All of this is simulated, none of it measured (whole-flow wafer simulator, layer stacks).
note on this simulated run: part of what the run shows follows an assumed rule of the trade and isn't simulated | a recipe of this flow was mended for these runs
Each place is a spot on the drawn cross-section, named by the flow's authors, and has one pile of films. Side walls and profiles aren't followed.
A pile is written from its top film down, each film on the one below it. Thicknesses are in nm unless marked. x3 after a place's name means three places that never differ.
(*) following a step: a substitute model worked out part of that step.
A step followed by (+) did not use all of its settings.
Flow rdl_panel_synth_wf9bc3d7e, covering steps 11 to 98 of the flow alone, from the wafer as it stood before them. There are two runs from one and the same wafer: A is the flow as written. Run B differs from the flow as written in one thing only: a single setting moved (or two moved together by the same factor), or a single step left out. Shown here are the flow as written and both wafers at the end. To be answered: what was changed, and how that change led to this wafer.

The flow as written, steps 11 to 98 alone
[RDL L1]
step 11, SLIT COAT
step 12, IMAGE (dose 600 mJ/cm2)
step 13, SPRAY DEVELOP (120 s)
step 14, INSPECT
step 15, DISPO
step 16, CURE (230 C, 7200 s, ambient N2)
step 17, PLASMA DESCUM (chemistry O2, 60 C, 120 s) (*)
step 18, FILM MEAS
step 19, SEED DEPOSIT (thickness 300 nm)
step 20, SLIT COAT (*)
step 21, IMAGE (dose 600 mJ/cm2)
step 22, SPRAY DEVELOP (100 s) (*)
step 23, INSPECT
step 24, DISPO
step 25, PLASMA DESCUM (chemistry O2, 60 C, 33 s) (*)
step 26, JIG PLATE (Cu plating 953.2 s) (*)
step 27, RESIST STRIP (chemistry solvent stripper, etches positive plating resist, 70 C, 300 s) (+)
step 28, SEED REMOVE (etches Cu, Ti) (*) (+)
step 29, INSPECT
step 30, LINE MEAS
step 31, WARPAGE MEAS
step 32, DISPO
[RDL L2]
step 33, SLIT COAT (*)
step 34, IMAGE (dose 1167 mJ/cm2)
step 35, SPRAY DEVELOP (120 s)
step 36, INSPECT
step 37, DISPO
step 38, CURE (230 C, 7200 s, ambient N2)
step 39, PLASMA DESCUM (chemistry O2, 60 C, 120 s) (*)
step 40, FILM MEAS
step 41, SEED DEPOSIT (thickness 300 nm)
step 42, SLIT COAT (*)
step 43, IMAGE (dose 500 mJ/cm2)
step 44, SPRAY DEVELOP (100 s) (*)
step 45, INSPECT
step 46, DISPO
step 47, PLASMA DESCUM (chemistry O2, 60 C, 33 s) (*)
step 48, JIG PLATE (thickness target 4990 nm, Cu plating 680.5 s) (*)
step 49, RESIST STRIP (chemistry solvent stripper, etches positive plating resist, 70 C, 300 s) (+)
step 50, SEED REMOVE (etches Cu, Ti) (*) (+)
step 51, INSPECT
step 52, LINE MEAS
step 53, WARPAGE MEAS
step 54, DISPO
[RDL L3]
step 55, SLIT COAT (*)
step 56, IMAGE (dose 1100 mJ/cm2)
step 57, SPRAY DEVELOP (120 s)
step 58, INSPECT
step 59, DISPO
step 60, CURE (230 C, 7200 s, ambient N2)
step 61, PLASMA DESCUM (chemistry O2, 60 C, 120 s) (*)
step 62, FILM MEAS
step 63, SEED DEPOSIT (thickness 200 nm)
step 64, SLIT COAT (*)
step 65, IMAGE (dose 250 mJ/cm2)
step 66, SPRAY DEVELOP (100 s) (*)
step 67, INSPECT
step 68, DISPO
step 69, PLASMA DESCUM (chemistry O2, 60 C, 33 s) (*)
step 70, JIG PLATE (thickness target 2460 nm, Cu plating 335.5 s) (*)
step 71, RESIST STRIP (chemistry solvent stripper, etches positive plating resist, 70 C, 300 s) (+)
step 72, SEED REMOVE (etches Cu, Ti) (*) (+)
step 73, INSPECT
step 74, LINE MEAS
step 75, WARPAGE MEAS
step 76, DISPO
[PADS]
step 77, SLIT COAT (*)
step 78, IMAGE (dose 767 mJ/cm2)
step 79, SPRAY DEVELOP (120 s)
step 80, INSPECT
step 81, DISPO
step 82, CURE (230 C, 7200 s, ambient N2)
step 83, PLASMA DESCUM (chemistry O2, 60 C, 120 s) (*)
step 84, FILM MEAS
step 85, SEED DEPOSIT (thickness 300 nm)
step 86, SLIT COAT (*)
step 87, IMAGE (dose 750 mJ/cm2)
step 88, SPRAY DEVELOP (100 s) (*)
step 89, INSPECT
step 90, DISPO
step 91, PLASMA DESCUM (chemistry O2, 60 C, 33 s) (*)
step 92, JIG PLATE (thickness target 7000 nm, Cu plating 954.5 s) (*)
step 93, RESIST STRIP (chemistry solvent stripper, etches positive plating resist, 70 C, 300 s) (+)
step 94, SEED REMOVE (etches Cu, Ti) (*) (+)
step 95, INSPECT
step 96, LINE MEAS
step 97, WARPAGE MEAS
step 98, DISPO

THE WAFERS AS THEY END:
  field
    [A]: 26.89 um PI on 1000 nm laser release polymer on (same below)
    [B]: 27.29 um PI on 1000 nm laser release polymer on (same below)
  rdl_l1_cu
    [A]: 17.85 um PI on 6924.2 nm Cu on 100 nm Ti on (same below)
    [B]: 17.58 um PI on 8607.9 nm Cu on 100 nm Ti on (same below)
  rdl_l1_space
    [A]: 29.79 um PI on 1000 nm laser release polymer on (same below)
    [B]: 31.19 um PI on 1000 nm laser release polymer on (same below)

Cause: step 26, JIG PLATE: Cu plating 1182 s was run, though the flow has Cu plating 953.2 s.

How this came from the change, step by step:
  step 26, JIG PLATE (Cu plating 953.2 s) (*)
      rdl_l1_cu, rdl_l1_via, rdl_l1_rim, rdl_l2_land, rdl_l2_via: A +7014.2 Cu | B +8697.9 Cu
  step 33, SLIT COAT (*)
      rdl_l2_cu, rdl_l2_space: A +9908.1 PI | B +10.78 um PI
      field, rdl_l3_cu, rdl_l3_space and 7 more: A +8062.5 PI | B +8459.9 PI
      (as well as at 4 more places)
  step 42, SLIT COAT (*)
      rdl_l1_via: A +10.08 um ILINE-POS-THICK-GRADE-A (new film) | B +9855.8 ILINE-POS-THICK-GRADE-A (new film)
      rdl_l2_cu, rdl_l2_space: A +10.13 um ILINE-POS-THICK-GRADE-A (new film) | B +10.32 um ILINE-POS-THICK-GRADE-A (new film)
      (as well as at 3 more places)
  step 44, SPRAY DEVELOP (100 s) (*)
      rdl_l2_cu: A -10.13 um ILINE-POS-THICK-GRADE-A (all of it) | B -10.32 um ILINE-POS-THICK-GRADE-A (all of it)
      rdl_l2_land: A -7139.5 ILINE-POS-THICK-GRADE-A (all of it) | B -6922.9 ILINE-POS-THICK-GRADE-A (all of it)
      (as well as at 1 more place)
  step 49, RESIST STRIP (chemistry solvent stripper, etches positive plating resist, 70 C, 300 s) (+)
      rdl_l1_via: A -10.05 um ILINE-POS-THICK-GRADE-A (all of it) | B -9826.1 ILINE-POS-THICK-GRADE-A (all of it)
      rdl_l1_space: A -10.49 um ILINE-POS-THICK-GRADE-A (all of it) | B -10.7 um ILINE-POS-THICK-GRADE-A (all of it)
      (as well as at 1 more place)
  step 55, SLIT COAT (*)
      rdl_l1_space: A +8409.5 PI | B +8587.9 PI
      rdl_l1_via: A +8010.4 PI | B +7821.2 PI
      (as well as at 4 more places)
  step 64, SLIT COAT (*)
      rdl_l1_via: A +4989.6 ILINE-POS-THICK-GRADE-A (new film) | B +4873.4 ILINE-POS-THICK-GRADE-A (new film)
      rdl_l2_land: A +4157.2 ILINE-POS-THICK-GRADE-A (new film) | B +4063.3 ILINE-POS-THICK-GRADE-A (new film)
      (as well as at 1 more place)
  step 71, RESIST STRIP (chemistry solvent stripper, etches positive plating resist, 70 C, 300 s) (+)
      rdl_l1_via: A -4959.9 ILINE-POS-THICK-GRADE-A (all of it) | B -4843.7 ILINE-POS-THICK-GRADE-A (all of it)
      rdl_l2_land: A -4127.5 ILINE-POS-THICK-GRADE-A (all of it) | B -4033.6 ILINE-POS-THICK-GRADE-A (all of it)
      (as well as at 1 more place)
  step 86, SLIT COAT (*)
      rdl_l1_cu: A +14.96 um ILINE-POS-THICK-GRADE-A (new film) | B +15 um ILINE-POS-THICK-GRADE-A (new film)
      rdl_l1_space: A +15.05 um ILINE-POS-THICK-GRADE-A (new film) | B +15.09 um ILINE-POS-THICK-GRADE-A (new film)
      (as well as at 6 more places)
  step 93, RESIST STRIP (chemistry solvent stripper, etches positive plating resist, 70 C, 300 s) (+)
      rdl_l1_cu: A -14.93 um ILINE-POS-THICK-GRADE-A (all of it) | B -14.97 um ILINE-POS-THICK-GRADE-A (all of it)
      rdl_l1_space: A -15.02 um ILINE-POS-THICK-GRADE-A (all of it) | B -15.06 um ILINE-POS-THICK-GRADE-A (all of it)
      (as well as at 6 more places)
